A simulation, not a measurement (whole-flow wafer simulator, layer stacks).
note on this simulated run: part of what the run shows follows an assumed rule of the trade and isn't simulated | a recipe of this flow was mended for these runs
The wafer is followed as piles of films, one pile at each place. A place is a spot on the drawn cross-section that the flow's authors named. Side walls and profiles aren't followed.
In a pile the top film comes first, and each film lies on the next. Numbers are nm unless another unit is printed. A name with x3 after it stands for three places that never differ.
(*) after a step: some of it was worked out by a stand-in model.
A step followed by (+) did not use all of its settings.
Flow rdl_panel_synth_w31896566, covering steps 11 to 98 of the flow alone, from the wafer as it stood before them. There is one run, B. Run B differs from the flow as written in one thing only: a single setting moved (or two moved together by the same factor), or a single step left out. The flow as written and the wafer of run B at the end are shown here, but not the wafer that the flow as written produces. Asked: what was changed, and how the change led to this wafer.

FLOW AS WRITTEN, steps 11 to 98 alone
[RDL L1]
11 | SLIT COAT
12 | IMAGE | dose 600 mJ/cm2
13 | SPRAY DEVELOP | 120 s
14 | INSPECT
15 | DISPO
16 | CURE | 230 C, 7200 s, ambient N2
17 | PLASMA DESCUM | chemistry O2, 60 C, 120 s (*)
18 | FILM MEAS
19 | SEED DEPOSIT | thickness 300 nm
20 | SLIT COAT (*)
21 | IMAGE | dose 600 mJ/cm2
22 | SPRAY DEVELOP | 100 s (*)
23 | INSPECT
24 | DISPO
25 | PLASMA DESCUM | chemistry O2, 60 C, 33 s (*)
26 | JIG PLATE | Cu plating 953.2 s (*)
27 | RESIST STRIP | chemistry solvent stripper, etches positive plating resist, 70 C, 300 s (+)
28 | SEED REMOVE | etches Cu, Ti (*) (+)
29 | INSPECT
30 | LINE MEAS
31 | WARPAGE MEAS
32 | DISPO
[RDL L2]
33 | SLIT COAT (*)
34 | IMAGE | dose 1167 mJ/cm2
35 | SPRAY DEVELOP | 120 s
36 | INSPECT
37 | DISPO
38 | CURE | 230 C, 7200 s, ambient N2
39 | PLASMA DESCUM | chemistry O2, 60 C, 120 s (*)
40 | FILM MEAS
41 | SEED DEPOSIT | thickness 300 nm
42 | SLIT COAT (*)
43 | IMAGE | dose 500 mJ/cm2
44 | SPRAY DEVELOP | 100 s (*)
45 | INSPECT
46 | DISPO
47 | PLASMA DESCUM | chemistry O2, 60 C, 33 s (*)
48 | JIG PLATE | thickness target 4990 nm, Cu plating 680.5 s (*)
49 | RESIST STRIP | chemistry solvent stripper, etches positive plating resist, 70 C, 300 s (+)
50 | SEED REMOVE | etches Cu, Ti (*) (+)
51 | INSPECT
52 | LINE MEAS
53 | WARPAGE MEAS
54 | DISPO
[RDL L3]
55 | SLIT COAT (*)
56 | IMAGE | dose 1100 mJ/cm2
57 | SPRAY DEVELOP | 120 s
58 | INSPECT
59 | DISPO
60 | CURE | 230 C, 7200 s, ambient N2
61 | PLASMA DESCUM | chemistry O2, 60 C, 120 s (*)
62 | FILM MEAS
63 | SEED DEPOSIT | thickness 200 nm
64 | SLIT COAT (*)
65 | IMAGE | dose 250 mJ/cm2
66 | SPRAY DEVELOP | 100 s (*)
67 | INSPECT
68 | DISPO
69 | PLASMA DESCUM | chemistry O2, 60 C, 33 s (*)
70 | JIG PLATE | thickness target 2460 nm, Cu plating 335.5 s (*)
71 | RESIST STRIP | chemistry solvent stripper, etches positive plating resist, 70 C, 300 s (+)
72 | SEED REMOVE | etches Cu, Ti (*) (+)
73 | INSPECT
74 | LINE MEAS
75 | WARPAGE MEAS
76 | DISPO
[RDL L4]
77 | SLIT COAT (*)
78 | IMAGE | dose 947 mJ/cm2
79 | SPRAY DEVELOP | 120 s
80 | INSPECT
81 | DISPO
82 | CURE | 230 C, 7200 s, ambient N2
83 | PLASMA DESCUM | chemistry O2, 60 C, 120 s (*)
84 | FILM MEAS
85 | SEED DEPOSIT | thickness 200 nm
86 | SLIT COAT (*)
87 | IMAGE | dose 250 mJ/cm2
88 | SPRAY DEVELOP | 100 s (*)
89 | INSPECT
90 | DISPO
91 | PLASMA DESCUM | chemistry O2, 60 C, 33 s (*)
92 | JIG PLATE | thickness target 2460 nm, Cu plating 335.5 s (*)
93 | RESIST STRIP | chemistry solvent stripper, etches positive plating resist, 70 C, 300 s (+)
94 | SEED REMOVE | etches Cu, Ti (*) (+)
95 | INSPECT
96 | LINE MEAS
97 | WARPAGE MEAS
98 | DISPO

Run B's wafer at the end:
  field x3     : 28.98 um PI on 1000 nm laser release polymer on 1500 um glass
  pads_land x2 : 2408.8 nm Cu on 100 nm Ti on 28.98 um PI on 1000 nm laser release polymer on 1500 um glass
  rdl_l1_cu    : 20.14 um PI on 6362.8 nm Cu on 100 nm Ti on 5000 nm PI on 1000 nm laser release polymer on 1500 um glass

Cause: step 26, JIG PLATE: Cu plating 876.9 s was run, while the flow as written has Cu plating 953.2 s.

The path from the change to this, step by step:
  26 | JIG PLATE | Cu plating 953.2 s (*)
      rdl_l1_cu, rdl_l1_via, rdl_l1_rim, rdl_l2_land, rdl_l2_via: Cu gains 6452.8 (as written it would have been: Cu gains 7014.2)
  33 | SLIT COAT (*)
      rdl_l1_space: PI gains 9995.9 (as written it would have been: PI gains 10.38 um)
      rdl_l2_cu, rdl_l2_space: PI gains 9623.1 (as written it would have been: PI gains 9908.1)
  42 | SLIT COAT (*)
      rdl_l2_cu, rdl_l2_space: ILINE-POS-THICK-GRADE-A gains 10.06 um (new film) (as written it would have been: ILINE-POS-THICK-GRADE-A gains 10.13 um (new film))
      rdl_l1_space: ILINE-POS-THICK-GRADE-A gains 10.45 um (new film) (as written it would have been: ILINE-POS-THICK-GRADE-A gains 10.52 um (new film))
      (and at 2 other places as well)
  44 | SPRAY DEVELOP | 100 s (*)
      rdl_l2_cu: ILINE-POS-THICK-GRADE-A loses 10.06 um (all of it) (as written it would have been: ILINE-POS-THICK-GRADE-A loses 10.13 um (all of it))
      rdl_l2_via: ILINE-POS-THICK-GRADE-A loses 12.59 um (all of it) (as written it would have been: ILINE-POS-THICK-GRADE-A loses 12.5 um (all of it))
  49 | RESIST STRIP | chemistry solvent stripper, etches positive plating resist, 70 C, 300 s (+)
      rdl_l1_space: ILINE-POS-THICK-GRADE-A loses 10.42 um (all of it) (as written it would have been: ILINE-POS-THICK-GRADE-A loses 10.49 um (all of it))
      rdl_l1_via: ILINE-POS-THICK-GRADE-A loses 10.12 um (all of it) (as written it would have been: ILINE-POS-THICK-GRADE-A loses 10.05 um (all of it))
      (and at 1 other place as well)
  55 | SLIT COAT (*)
      rdl_l2_space: PI gains 10.51 um (as written it would have been: PI gains 10.58 um)
      rdl_l2_via: PI gains 10.82 um (new film) (as written it would have been: PI gains 10.74 um (new film))
